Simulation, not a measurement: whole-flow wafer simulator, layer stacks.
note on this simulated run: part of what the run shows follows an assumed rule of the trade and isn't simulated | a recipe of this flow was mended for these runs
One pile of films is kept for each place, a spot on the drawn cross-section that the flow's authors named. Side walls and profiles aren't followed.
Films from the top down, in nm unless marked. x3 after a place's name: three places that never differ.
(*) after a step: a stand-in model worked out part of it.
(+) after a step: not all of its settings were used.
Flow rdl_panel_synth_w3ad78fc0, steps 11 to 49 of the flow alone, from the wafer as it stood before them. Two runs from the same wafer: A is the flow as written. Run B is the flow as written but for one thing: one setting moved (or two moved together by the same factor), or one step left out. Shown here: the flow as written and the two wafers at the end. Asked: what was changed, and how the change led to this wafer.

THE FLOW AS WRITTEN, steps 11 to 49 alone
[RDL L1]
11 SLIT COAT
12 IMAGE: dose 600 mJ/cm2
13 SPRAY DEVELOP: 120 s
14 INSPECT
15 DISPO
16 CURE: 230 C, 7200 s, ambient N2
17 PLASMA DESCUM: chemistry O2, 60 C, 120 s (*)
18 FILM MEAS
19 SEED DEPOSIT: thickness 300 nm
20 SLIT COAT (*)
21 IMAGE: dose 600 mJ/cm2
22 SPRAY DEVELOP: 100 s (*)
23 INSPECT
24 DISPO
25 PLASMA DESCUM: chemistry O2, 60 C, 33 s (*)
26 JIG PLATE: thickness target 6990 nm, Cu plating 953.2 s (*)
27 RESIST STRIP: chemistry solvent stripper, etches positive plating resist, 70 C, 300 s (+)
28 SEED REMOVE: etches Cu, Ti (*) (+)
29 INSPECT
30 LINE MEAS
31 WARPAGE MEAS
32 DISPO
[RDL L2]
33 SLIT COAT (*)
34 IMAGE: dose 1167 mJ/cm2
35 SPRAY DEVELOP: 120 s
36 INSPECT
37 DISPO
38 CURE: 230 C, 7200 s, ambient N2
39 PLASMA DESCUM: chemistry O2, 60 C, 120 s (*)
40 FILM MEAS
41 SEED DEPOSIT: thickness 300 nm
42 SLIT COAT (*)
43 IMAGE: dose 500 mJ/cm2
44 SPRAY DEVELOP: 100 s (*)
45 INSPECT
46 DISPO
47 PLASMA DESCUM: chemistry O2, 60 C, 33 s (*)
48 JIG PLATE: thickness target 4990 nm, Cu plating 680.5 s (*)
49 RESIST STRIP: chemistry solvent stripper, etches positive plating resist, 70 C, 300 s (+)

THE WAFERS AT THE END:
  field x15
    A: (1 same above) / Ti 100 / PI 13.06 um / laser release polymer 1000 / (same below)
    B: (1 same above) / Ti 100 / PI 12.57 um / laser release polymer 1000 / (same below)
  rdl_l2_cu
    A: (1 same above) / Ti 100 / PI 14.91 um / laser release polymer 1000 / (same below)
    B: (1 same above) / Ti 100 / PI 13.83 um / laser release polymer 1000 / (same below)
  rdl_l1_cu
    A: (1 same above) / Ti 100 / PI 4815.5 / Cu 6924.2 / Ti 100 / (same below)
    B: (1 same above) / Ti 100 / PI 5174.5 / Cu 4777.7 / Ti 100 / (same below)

The cause: step 26, JIG PLATE: Cu plating 661.5 s was run, where the flow has Cu plating 953.2 s.

How the change led to this, step by step:
  26 JIG PLATE: thickness target 6990 nm, Cu plating 953.2 s (*)
      rdl_l1_cu, rdl_l1_via, rdl_l1_rim, rdl_l2_land, rdl_l2_via: A Cu +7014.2 | B Cu +4867.7
  33 SLIT COAT (*)
      rdl_l1_space: A PI +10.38 um | B PI +8963.3
      field x15, rdl_l2_rim x3: A PI +8062.5 | B PI +7569.2
      (and at 5 more places)
  42 SLIT COAT (*)
      rdl_l2_cu, rdl_l2_space: A ILINE-POS-THICK-GRADE-A +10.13 um (new film) | B ILINE-POS-THICK-GRADE-A +9866.6 (new film)
      rdl_l1_space: A ILINE-POS-THICK-GRADE-A +10.52 um (new film) | B ILINE-POS-THICK-GRADE-A +10.22 um (new film)
      (and at 3 more places)
  44 SPRAY DEVELOP: 100 s (*)
      rdl_l2_cu: A ILINE-POS-THICK-GRADE-A -10.13 um (all of it) | B ILINE-POS-THICK-GRADE-A -9866.6 (all of it)
      rdl_l2_land: A ILINE-POS-THICK-GRADE-A -7139.5 (all of it) | B ILINE-POS-THICK-GRADE-A -7436.4 (all of it)
      (and at 1 more place)
  49 RESIST STRIP: chemistry solvent stripper, etches positive plating resist, 70 C, 300 s (+)
      rdl_l2_space: A ILINE-POS-THICK-GRADE-A -10.1 um (all of it) | B ILINE-POS-THICK-GRADE-A -9836.9 (all of it)
      rdl_l1_space: A ILINE-POS-THICK-GRADE-A -10.49 um (all of it) | B ILINE-POS-THICK-GRADE-A -10.19 um (all of it)
      (and at 1 more place)
